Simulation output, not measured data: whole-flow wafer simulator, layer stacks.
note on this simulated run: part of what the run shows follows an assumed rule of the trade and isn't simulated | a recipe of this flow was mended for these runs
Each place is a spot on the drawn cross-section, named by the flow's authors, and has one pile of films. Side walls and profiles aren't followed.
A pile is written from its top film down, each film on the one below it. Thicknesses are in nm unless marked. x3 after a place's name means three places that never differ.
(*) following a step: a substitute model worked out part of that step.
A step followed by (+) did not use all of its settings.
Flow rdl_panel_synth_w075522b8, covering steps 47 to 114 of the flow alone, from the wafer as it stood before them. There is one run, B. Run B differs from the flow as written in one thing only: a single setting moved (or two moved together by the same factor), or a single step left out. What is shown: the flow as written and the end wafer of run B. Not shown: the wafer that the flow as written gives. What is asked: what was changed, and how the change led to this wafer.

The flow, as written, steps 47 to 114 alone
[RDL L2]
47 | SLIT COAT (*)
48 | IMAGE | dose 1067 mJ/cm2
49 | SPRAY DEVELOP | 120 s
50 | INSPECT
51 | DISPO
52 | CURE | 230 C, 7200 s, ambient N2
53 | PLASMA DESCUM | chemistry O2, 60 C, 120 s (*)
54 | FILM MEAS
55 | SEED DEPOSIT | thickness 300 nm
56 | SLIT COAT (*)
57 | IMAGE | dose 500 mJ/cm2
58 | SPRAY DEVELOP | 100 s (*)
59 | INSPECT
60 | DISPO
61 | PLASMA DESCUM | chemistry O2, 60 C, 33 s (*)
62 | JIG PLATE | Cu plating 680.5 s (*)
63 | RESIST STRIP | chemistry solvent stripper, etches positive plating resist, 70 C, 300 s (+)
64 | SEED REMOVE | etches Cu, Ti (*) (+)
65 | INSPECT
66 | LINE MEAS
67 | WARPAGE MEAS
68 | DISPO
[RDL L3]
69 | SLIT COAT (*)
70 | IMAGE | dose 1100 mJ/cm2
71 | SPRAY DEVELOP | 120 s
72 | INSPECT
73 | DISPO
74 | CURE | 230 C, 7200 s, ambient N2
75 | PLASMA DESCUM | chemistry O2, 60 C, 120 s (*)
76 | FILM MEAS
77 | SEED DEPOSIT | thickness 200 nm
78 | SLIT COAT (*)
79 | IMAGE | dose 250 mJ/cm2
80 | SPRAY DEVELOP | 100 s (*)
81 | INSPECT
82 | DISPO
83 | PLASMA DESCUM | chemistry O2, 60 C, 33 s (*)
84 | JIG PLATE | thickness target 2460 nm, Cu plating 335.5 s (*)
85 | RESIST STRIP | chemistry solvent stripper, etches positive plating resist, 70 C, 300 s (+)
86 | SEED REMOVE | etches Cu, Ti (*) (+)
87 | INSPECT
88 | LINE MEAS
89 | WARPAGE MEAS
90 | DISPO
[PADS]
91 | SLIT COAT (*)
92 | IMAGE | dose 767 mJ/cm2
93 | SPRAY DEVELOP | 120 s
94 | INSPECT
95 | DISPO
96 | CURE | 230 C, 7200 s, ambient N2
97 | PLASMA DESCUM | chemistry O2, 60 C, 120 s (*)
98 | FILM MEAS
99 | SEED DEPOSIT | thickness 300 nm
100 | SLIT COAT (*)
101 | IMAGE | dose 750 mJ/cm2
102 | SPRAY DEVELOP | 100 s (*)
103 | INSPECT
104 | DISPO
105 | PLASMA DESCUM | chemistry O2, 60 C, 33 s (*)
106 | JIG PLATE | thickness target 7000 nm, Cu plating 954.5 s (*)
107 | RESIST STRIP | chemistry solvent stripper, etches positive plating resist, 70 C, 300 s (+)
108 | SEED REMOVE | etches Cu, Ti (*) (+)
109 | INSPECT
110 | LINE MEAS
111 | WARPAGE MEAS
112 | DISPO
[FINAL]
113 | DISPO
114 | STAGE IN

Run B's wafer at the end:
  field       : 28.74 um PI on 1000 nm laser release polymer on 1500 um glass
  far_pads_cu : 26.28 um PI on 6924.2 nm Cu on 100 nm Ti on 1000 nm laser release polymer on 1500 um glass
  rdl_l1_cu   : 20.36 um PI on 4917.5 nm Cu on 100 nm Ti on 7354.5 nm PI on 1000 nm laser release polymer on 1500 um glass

The reason: step 62, JIG PLATE: Cu plating 843.8 s was run, while the flow as written has Cu plating 680.5 s.

The path from the change to this, step by step:
  62 | JIG PLATE | Cu plating 680.5 s (*)
      rdl_l2_cu, rdl_l2_land, rdl_l2_via, rdl_l2_rim, rdl_l3_land, rdl_l3_via: +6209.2 Cu (as written it would have been: +5007.5 Cu)
  69 | SLIT COAT (*)
      rdl_l3_cu, rdl_l3_space: +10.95 um PI (as written it would have been: +9998.1 PI)
      rdl_l1_rim: +10.41 um PI (as written it would have been: +9339.9 PI)
      (as well as at 14 more places)
  78 | SLIT COAT (*)
      rdl_l2_space: +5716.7 ILINE-POS-THICK-GRADE-A (new film) (as written it would have been: +5535.4 ILINE-POS-THICK-GRADE-A (new film))
      rdl_l1_rim: +5290.7 ILINE-POS-THICK-GRADE-A (new film) (as written it would have been: +5099.6 ILINE-POS-THICK-GRADE-A (new film))
      (as well as at 3 more places)
  80 | SPRAY DEVELOP | 100 s (*)
      rdl_l3_land: -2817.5 ILINE-POS-THICK-GRADE-A (all of it) (as written it would have been: -2880.1 ILINE-POS-THICK-GRADE-A (all of it))
  85 | RESIST STRIP | chemistry solvent stripper, etches positive plating resist, 70 C, 300 s (+)
      rdl_l2_space: -5687 ILINE-POS-THICK-GRADE-A (all of it) (as written it would have been: -5505.7 ILINE-POS-THICK-GRADE-A (all of it))
      rdl_l1_rim: -5261 ILINE-POS-THICK-GRADE-A (all of it) (as written it would have been: -5069.9 ILINE-POS-THICK-GRADE-A (all of it))
      (as well as at 2 more places)
  91 | SLIT COAT (*)
      rdl_l2_space: +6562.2 PI (as written it would have been: +6391.4 PI)
      rdl_l1_rim: +6175.1 PI (as written it would have been: +5990.4 PI)
      (as well as at 3 more places)
  100 | SLIT COAT (*)
      rdl_l1_land: +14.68 um ILINE-POS-THICK-GRADE-A (new film) (as written it would have been: +14.67 um ILINE-POS-THICK-GRADE-A (new film))
      rdl_l1_via: +14.71 um ILINE-POS-THICK-GRADE-A (new film) (as written it would have been: +14.7 um ILINE-POS-THICK-GRADE-A (new film))
      (as well as at 9 more places)
  107 | RESIST STRIP | chemistry solvent stripper, etches positive plating resist, 70 C, 300 s (+)
      rdl_l1_land: -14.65 um ILINE-POS-THICK-GRADE-A (all of it) (as written it would have been: -14.64 um ILINE-POS-THICK-GRADE-A (all of it))
      rdl_l2_cu: -15.31 um ILINE-POS-THICK-GRADE-A (all of it) (as written it would have been: -15.21 um ILINE-POS-THICK-GRADE-A (all of it))
      (as well as at 8 more places)
